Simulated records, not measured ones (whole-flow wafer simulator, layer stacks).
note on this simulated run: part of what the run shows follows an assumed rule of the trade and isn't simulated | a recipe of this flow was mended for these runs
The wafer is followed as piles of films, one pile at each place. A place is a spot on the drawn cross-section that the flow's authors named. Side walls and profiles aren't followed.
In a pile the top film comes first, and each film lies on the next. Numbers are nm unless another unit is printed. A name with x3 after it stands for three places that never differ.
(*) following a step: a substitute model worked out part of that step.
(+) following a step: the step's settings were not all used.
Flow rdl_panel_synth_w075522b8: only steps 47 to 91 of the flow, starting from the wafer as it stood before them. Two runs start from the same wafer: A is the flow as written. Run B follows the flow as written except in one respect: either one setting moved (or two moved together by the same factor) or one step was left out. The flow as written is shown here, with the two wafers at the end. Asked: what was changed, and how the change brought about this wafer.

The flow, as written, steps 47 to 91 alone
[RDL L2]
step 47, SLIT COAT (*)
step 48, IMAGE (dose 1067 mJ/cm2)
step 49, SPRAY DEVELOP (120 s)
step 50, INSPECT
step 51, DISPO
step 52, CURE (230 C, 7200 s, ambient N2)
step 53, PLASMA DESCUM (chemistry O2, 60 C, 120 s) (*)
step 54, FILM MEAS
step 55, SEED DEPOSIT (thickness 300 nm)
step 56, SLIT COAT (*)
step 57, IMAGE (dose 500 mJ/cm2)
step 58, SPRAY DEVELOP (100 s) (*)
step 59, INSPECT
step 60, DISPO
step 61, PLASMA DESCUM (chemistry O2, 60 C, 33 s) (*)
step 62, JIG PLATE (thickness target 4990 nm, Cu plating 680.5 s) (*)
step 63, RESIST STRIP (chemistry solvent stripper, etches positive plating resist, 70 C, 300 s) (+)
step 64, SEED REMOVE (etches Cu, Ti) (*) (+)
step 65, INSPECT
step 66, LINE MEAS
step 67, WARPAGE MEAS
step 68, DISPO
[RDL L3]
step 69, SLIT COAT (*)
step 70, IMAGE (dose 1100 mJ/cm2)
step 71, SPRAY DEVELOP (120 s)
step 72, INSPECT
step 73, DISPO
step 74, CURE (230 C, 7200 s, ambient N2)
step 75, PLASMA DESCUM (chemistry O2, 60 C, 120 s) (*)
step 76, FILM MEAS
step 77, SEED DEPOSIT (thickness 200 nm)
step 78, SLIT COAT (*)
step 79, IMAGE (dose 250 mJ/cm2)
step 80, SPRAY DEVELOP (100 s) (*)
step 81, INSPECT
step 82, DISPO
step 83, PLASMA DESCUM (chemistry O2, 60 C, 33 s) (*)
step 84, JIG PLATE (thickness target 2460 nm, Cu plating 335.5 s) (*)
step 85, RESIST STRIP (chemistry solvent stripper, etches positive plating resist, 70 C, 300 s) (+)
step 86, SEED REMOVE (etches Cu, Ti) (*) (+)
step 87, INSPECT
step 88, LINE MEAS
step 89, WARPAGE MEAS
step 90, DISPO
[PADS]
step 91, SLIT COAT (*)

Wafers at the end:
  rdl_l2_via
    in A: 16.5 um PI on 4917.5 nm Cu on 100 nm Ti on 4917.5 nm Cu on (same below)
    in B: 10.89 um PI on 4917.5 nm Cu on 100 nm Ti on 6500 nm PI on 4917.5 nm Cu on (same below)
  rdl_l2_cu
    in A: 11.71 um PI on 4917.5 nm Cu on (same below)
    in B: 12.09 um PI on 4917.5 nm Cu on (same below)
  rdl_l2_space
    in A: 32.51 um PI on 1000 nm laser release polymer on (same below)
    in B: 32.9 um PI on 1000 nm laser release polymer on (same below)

Cause: step 49, SPRAY DEVELOP: 120 s, was omitted.

Step by step, how the change led to this:
  step 56, SLIT COAT (*)
      rdl_l2_cu, rdl_l2_space: A +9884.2 ILINE-POS-THICK-GRADE-A (new film) | B +10.69 um ILINE-POS-THICK-GRADE-A (new film)
      rdl_l2_via: A +12.83 um ILINE-POS-THICK-GRADE-A (new film) | B +9183.2 ILINE-POS-THICK-GRADE-A (new film)
      (as well as at 2 more places)
  step 58, SPRAY DEVELOP (100 s) (*)
      rdl_l2_cu: A -9884.2 ILINE-POS-THICK-GRADE-A (all of it) | B -10.69 um ILINE-POS-THICK-GRADE-A (all of it)
      rdl_l2_via: A -12.83 um ILINE-POS-THICK-GRADE-A (all of it) | B -9183.2 ILINE-POS-THICK-GRADE-A (all of it)
      (as well as at 1 more place)
  step 63, RESIST STRIP (chemistry solvent stripper, etches positive plating resist, 70 C, 300 s) (+)
      rdl_l2_space: A -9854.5 ILINE-POS-THICK-GRADE-A (all of it) | B -10.66 um ILINE-POS-THICK-GRADE-A (all of it)
      rdl_l1_rim: A -8353.4 ILINE-POS-THICK-GRADE-A (all of it) | B -9509.2 ILINE-POS-THICK-GRADE-A (all of it)
  step 69, SLIT COAT (*)
      rdl_l2_via: A +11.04 um PI (new film) | B +5936.2 PI (new film)
      rdl_l2_cu: A +5700.3 PI (new film) | B +5944.3 PI (new film)
      (as well as at 3 more places)
  step 78, SLIT COAT (*)
      rdl_l2_cu: A +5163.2 ILINE-POS-THICK-GRADE-A (new film) | B +5313.8 ILINE-POS-THICK-GRADE-A (new film)
      rdl_l2_space: A +5535.4 ILINE-POS-THICK-GRADE-A (new film) | B +5678.3 ILINE-POS-THICK-GRADE-A (new film)
      (as well as at 3 more places)
  step 85, RESIST STRIP (chemistry solvent stripper, etches positive plating resist, 70 C, 300 s) (+)
      rdl_l2_cu: A -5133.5 ILINE-POS-THICK-GRADE-A (all of it) | B -5284.1 ILINE-POS-THICK-GRADE-A (all of it)
      rdl_l2_space: A -5505.7 ILINE-POS-THICK-GRADE-A (all of it) | B -5648.6 ILINE-POS-THICK-GRADE-A (all of it)
      (as well as at 3 more places)
  step 91, SLIT COAT (*)
      rdl_l2_cu: A +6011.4 PI | B +6146.6 PI
      rdl_l1_rim: A +5990.4 PI | B +6124.9 PI
      (as well as at 2 more places)
Taking metal films that touch as one body, rdl_l2_via has 2 bodies (between them, from the top down: PI 6500); the flow as written gives 1 body.
